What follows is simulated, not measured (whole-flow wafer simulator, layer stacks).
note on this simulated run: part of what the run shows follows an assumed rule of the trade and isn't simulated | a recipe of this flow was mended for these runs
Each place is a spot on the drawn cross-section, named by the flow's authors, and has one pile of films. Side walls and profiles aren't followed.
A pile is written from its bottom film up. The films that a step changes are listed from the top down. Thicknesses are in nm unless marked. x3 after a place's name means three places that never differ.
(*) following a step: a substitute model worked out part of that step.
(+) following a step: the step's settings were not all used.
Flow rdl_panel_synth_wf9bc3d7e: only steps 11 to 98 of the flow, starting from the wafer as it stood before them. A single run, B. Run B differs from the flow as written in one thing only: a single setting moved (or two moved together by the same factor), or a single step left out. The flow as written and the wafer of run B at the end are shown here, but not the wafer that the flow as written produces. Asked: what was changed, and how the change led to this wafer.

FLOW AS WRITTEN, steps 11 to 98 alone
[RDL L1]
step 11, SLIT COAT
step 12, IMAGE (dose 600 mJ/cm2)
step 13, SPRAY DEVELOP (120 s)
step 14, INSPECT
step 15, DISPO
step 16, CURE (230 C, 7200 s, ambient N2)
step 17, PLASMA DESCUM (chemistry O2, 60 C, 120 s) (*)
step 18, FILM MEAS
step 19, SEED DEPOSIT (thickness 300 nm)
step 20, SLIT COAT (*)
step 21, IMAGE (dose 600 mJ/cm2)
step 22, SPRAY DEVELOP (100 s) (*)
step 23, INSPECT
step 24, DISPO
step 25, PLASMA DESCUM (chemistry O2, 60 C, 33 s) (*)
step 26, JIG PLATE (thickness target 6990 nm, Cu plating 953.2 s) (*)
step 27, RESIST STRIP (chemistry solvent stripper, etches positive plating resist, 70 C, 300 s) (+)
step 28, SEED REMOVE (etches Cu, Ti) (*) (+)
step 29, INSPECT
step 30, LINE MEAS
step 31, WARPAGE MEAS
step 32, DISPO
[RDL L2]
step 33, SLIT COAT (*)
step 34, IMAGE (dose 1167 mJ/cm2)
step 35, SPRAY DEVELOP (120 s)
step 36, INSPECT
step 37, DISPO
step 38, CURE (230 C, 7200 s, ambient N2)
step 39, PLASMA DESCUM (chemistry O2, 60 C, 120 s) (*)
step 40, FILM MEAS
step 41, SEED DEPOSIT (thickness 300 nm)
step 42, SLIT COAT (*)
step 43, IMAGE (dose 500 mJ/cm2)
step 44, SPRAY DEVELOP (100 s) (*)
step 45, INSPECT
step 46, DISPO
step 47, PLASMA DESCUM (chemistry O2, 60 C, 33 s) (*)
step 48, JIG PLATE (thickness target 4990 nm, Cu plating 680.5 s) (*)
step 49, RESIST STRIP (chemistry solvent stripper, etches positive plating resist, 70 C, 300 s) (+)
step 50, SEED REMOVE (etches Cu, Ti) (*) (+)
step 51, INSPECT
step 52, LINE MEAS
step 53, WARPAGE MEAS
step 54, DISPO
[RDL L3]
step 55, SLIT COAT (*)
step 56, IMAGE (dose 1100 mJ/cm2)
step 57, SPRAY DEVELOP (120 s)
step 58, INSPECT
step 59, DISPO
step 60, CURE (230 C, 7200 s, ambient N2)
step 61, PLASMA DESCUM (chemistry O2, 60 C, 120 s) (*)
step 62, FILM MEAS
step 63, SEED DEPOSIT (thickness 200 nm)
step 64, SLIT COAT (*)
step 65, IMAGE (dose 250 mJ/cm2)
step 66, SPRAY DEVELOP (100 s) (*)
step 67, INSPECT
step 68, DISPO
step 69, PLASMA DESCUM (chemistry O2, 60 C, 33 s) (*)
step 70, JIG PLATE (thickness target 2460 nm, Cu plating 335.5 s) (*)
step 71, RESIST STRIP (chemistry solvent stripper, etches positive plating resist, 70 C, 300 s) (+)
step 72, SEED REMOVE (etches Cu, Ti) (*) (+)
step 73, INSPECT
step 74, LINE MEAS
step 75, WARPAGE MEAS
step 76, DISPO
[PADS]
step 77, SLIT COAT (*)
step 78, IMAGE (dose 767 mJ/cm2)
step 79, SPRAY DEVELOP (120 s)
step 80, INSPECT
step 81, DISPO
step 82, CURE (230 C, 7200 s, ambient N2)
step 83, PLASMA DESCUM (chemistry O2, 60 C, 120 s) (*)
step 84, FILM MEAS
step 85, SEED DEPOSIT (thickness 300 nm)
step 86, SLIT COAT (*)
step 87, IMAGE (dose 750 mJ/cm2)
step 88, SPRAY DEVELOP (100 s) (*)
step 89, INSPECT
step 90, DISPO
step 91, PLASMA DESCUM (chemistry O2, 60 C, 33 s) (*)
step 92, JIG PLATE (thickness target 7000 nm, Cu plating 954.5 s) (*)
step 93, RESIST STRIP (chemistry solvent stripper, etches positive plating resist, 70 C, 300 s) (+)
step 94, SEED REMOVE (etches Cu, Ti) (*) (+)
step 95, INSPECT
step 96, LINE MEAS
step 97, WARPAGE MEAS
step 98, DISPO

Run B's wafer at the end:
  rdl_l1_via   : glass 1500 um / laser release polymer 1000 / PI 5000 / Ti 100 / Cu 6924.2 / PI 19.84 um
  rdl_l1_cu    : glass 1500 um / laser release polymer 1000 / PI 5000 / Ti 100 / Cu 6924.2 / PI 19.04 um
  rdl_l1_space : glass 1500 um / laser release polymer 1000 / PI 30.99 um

The reason: step 13, SPRAY DEVELOP: 120 s, was skipped.

Step by step, how the change led to this:
  step 20, SLIT COAT (*)
      rdl_l1_cu: ILINE-POS-THICK-GRADE-A gains 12 um (new film) (in the flow as written it would be: ILINE-POS-THICK-GRADE-A gains 10.42 um (new film))
      rdl_l1_space: ILINE-POS-THICK-GRADE-A gains 12 um (new film) (in the flow as written it would be: ILINE-POS-THICK-GRADE-A gains 10.94 um (new film))
      (also at 1 further place)
  step 22, SPRAY DEVELOP (100 s) (*)
      rdl_l1_cu: ILINE-POS-THICK-GRADE-A loses 12 um (all of it) (in the flow as written it would be: ILINE-POS-THICK-GRADE-A loses 10.42 um (all of it))
      rdl_l1_via: ILINE-POS-THICK-GRADE-A loses 12 um (all of it) (in the flow as written it would be: ILINE-POS-THICK-GRADE-A loses 13.83 um (all of it))
  step 27, RESIST STRIP (chemistry solvent stripper, etches positive plating resist, 70 C, 300 s) (+)
      rdl_l1_space: ILINE-POS-THICK-GRADE-A loses 11.97 um (all of it) (in the flow as written it would be: ILINE-POS-THICK-GRADE-A loses 10.91 um (all of it))
  step 33, SLIT COAT (*)
      rdl_l1_cu: PI gains 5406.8 (new film) (in the flow as written it would be: PI gains 4815.5 (new film))
      rdl_l1_space: PI gains 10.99 um (in the flow as written it would be: PI gains 10.38 um)
      (also at 1 further place)
  step 42, SLIT COAT (*)
      rdl_l1_via: ILINE-POS-THICK-GRADE-A gains 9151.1 (new film) (in the flow as written it would be: ILINE-POS-THICK-GRADE-A gains 10.08 um (new film))
      rdl_l1_cu: ILINE-POS-THICK-GRADE-A gains 9750.6 (new film) (in the flow as written it would be: ILINE-POS-THICK-GRADE-A gains 9269.6 (new film))
      (also at 1 further place)
  step 49, RESIST STRIP (chemistry solvent stripper, etches positive plating resist, 70 C, 300 s) (+)
      rdl_l1_via: ILINE-POS-THICK-GRADE-A loses 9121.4 (all of it) (in the flow as written it would be: ILINE-POS-THICK-GRADE-A loses 10.05 um (all of it))
      rdl_l1_cu: ILINE-POS-THICK-GRADE-A loses 9720.9 (all of it) (in the flow as written it would be: ILINE-POS-THICK-GRADE-A loses 9239.9 (all of it))
      (also at 1 further place)
  step 55, SLIT COAT (*)
      rdl_l1_cu: PI gains 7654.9 (in the flow as written it would be: PI gains 7258.6)
      rdl_l1_space: PI gains 8803.7 (in the flow as written it would be: PI gains 8409.5)
      (also at 1 further place)
  step 64, SLIT COAT (*)
      rdl_l1_cu: ILINE-POS-THICK-GRADE-A gains 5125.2 (new film) (in the flow as written it would be: ILINE-POS-THICK-GRADE-A gains 4881.9 (new film))
      rdl_l1_space: ILINE-POS-THICK-GRADE-A gains 5345.3 (new film) (in the flow as written it would be: ILINE-POS-THICK-GRADE-A gains 5109.9 (new film))
      (also at 1 further place)
  step 71, RESIST STRIP (chemistry solvent stripper, etches positive plating resist, 70 C, 300 s) (+)
      rdl_l1_cu: ILINE-POS-THICK-GRADE-A loses 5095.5 (all of it) (in the flow as written it would be: ILINE-POS-THICK-GRADE-A loses 4852.2 (all of it))
      rdl_l1_space: ILINE-POS-THICK-GRADE-A loses 5315.6 (all of it) (in the flow as written it would be: ILINE-POS-THICK-GRADE-A loses 5080.2 (all of it))
      (also at 1 further place)
  step 77, SLIT COAT (*)
      rdl_l1_cu: PI gains 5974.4 (in the flow as written it would be: PI gains 5773.5)
      rdl_l1_space: PI gains 6191.3 (in the flow as written it would be: PI gains 5996.6)
      (also at 1 further place)
  step 86, SLIT COAT (*)
      rdl_l1_cu: ILINE-POS-THICK-GRADE-A gains 15.13 um (new film) (in the flow as written it would be: ILINE-POS-THICK-GRADE-A gains 14.96 um (new film))
      rdl_l1_space: ILINE-POS-THICK-GRADE-A gains 15.2 um (new film) (in the flow as written it would be: ILINE-POS-THICK-GRADE-A gains 15.05 um (new film))
      (also at 1 further place)
  step 93, RESIST STRIP (chemistry solvent stripper, etches positive plating resist, 70 C, 300 s) (+)
      rdl_l1_cu: ILINE-POS-THICK-GRADE-A loses 15.1 um (all of it) (in the flow as written it would be: ILINE-POS-THICK-GRADE-A loses 14.93 um (all of it))
      rdl_l1_space: ILINE-POS-THICK-GRADE-A loses 15.17 um (all of it) (in the flow as written it would be: ILINE-POS-THICK-GRADE-A loses 15.02 um (all of it))
      (also at 1 further place)
